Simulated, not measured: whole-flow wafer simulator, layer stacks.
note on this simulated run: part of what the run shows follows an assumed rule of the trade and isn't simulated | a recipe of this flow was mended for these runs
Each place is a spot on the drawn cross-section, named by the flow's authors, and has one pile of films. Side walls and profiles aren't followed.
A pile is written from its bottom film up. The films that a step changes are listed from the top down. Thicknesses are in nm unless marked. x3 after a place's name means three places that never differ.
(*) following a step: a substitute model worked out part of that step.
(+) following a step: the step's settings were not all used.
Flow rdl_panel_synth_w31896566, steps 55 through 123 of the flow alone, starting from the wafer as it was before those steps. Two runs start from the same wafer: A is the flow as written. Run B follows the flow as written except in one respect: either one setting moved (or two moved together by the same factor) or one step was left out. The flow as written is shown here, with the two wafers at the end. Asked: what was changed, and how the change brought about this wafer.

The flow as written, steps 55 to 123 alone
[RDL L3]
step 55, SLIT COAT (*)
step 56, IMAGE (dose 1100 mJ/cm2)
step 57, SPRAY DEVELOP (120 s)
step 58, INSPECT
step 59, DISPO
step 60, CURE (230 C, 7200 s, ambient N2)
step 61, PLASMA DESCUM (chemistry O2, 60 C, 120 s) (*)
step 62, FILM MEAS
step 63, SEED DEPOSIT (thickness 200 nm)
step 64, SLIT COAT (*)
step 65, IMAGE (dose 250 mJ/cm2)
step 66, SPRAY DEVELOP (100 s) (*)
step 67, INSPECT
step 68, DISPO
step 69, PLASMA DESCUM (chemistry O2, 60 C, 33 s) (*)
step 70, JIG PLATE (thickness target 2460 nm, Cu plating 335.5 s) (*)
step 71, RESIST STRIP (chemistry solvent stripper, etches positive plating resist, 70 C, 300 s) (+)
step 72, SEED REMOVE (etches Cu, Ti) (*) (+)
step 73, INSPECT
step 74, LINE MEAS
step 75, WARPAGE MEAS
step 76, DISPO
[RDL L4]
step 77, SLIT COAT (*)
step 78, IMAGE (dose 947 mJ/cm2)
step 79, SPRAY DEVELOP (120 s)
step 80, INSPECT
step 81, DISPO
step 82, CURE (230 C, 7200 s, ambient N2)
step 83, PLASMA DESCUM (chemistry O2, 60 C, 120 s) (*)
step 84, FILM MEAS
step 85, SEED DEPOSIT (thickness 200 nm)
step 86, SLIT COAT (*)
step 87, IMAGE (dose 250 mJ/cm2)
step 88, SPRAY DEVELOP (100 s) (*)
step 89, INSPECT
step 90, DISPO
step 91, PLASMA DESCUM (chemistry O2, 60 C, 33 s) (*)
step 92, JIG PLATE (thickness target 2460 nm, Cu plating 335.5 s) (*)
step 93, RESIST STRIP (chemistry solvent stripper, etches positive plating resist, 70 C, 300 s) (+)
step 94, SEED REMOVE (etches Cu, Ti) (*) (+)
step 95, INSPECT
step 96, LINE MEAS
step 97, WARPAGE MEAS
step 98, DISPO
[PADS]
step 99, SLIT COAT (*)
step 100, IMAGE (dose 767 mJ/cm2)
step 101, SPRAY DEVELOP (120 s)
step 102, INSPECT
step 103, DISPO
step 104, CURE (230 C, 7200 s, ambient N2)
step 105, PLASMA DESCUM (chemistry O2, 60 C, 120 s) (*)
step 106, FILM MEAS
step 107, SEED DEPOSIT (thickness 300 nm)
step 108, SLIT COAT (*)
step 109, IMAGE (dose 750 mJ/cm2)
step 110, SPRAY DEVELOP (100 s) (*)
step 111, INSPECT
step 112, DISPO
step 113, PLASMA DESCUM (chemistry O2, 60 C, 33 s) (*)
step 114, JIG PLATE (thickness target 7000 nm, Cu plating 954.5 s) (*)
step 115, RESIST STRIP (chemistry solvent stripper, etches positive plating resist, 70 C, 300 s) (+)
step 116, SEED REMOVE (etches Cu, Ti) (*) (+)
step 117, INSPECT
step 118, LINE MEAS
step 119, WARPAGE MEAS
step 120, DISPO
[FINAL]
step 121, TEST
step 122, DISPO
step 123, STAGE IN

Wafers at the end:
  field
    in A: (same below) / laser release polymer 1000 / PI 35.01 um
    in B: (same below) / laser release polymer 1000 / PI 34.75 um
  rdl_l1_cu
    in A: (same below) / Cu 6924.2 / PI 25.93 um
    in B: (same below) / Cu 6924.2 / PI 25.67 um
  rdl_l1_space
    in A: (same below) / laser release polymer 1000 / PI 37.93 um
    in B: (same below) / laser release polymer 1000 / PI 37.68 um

The reason: step 70, JIG PLATE: Cu plating 285.2 s was run, whereas the flow has Cu plating 335.5 s.

How this came from the change, step by step:
  step 70, JIG PLATE (thickness target 2460 nm, Cu plating 335.5 s) (*)
      rdl_l3_cu, rdl_l3_land, rdl_l3_via, rdl_l4_land, rdl_l4_via: A +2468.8 Cu | B +2098.7 Cu
  step 77, SLIT COAT (*)
      field, pads_cu, pads_space, pads_land, pads_via: A +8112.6 PI | B +7859.1 PI
      rdl_l1_cu: A +7979.2 PI | B +7727 PI
      (and at 13 other places as well)
  step 86, SLIT COAT (*)
      rdl_l3_land: A +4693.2 ILINE-POS-THICK-GRADE-A (new film) | B +4809.5 ILINE-POS-THICK-GRADE-A (new film)
      rdl_l3_via: A +4627.8 ILINE-POS-THICK-GRADE-A (new film) | B +4774.2 ILINE-POS-THICK-GRADE-A (new film)
  step 93, RESIST STRIP (chemistry solvent stripper, etches positive plating resist, 70 C, 300 s) (+)
      rdl_l3_land: A -4663.5 ILINE-POS-THICK-GRADE-A (all of it) | B -4779.8 ILINE-POS-THICK-GRADE-A (all of it)
      rdl_l3_via: A -4598.1 ILINE-POS-THICK-GRADE-A (all of it) | B -4744.5 ILINE-POS-THICK-GRADE-A (all of it)
  step 99, SLIT COAT (*)
      rdl_l3_via: A +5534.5 PI | B +5677 PI
      rdl_l4_via: A +10.89 um PI (new film) | B +10.93 um PI (new film)
  step 108, SLIT COAT (*)
      rdl_l4_cu, rdl_l4_space: A +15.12 um ILINE-POS-THICK-GRADE-A (new film) | B +15.11 um ILINE-POS-THICK-GRADE-A (new film)
      rdl_l3_cu: A +15.04 um ILINE-POS-THICK-GRADE-A (new film) | B +15.02 um ILINE-POS-THICK-GRADE-A (new film)
      (and at 5 other places as well)
  step 115, RESIST STRIP (chemistry solvent stripper, etches positive plating resist, 70 C, 300 s) (+)
      rdl_l4_cu, rdl_l4_space: A -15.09 um ILINE-POS-THICK-GRADE-A (all of it) | B -15.08 um ILINE-POS-THICK-GRADE-A (all of it)
      rdl_l3_cu: A -15.01 um ILINE-POS-THICK-GRADE-A (all of it) | B -14.99 um ILINE-POS-THICK-GRADE-A (all of it)
      (and at 5 other places as well)
